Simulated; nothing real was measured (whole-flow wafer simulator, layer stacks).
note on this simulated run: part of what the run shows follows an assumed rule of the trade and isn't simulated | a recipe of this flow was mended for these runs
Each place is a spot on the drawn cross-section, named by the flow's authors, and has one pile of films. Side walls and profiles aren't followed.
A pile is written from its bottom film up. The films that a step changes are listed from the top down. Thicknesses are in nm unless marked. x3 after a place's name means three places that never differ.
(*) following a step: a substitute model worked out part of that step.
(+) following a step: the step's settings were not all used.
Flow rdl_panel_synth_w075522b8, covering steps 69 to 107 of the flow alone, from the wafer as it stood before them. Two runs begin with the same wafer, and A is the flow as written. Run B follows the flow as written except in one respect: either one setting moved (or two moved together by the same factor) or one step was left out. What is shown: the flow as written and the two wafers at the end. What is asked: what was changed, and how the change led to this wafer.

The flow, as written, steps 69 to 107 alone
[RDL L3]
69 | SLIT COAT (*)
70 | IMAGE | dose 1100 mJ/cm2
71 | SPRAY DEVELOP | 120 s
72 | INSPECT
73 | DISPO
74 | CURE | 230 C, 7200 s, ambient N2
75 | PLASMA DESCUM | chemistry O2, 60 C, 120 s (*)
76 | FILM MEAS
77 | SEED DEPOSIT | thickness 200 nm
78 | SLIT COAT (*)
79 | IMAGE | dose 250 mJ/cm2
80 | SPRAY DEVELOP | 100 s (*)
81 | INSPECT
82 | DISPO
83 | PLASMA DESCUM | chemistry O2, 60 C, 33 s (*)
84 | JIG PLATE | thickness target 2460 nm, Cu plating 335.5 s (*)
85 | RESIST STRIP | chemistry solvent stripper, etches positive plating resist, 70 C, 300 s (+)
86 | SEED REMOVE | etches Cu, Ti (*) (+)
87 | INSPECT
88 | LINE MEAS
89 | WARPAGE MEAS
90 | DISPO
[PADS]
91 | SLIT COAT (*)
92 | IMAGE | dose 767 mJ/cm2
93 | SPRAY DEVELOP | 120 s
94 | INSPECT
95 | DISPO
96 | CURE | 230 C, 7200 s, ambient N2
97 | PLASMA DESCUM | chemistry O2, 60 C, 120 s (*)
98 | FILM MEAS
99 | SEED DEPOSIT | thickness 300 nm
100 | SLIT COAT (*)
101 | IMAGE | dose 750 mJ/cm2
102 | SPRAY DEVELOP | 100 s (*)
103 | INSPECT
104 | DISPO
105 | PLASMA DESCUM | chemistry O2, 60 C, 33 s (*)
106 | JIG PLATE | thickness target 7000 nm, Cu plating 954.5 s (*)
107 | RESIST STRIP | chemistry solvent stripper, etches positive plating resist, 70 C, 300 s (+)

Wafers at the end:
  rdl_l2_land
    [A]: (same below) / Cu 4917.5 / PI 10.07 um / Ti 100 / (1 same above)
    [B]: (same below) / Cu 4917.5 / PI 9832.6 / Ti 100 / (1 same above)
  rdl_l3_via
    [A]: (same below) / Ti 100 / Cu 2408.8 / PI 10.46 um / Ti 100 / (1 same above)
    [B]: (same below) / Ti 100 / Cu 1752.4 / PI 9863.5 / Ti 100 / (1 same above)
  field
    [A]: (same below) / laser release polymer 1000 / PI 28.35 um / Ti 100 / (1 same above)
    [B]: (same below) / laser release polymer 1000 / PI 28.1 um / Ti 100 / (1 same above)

What caused this: step 84, JIG PLATE: Cu plating 246.3 s was run, whereas the flow has Cu plating 335.5 s.

How this came from the change, step by step:
  84 | JIG PLATE | thickness target 2460 nm, Cu plating 335.5 s (*)
      rdl_l3_cu, rdl_l3_land, rdl_l3_via, pads_land, pads_via: A +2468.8 Cu | B +1812.4 Cu
  91 | SLIT COAT (*)
      rdl_l3_via: A +10.46 um PI (new film) | B +9863.5 PI (new film)
      field: A +5893.8 PI | B +5650.5 PI
      (also at 15 further places)
  100 | SLIT COAT (*)
      rdl_l2_space: A +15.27 um ILINE-POS-THICK-GRADE-A (new film) | B +15.28 um ILINE-POS-THICK-GRADE-A (new film)
      rdl_l2_land: A +14.69 um ILINE-POS-THICK-GRADE-A (new film) | B +14.68 um ILINE-POS-THICK-GRADE-A (new film)
      (also at 9 further places)
  102 | SPRAY DEVELOP | 100 s (*)
      pads_cu: A -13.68 um ILINE-POS-THICK-GRADE-A (all of it) | B -13.65 um ILINE-POS-THICK-GRADE-A (all of it)
      pads_land: A -13.11 um ILINE-POS-THICK-GRADE-A (all of it) | B -13.17 um ILINE-POS-THICK-GRADE-A (all of it)
      (also at 1 further place)
  107 | RESIST STRIP | chemistry solvent stripper, etches positive plating resist, 70 C, 300 s (+)
      rdl_l1_space: A -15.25 um ILINE-POS-THICK-GRADE-A (all of it) | B -15.26 um ILINE-POS-THICK-GRADE-A (all of it)
      rdl_l1_via: A -14.68 um ILINE-POS-THICK-GRADE-A (all of it) | B -14.67 um ILINE-POS-THICK-GRADE-A (all of it)
      (also at 8 further places)
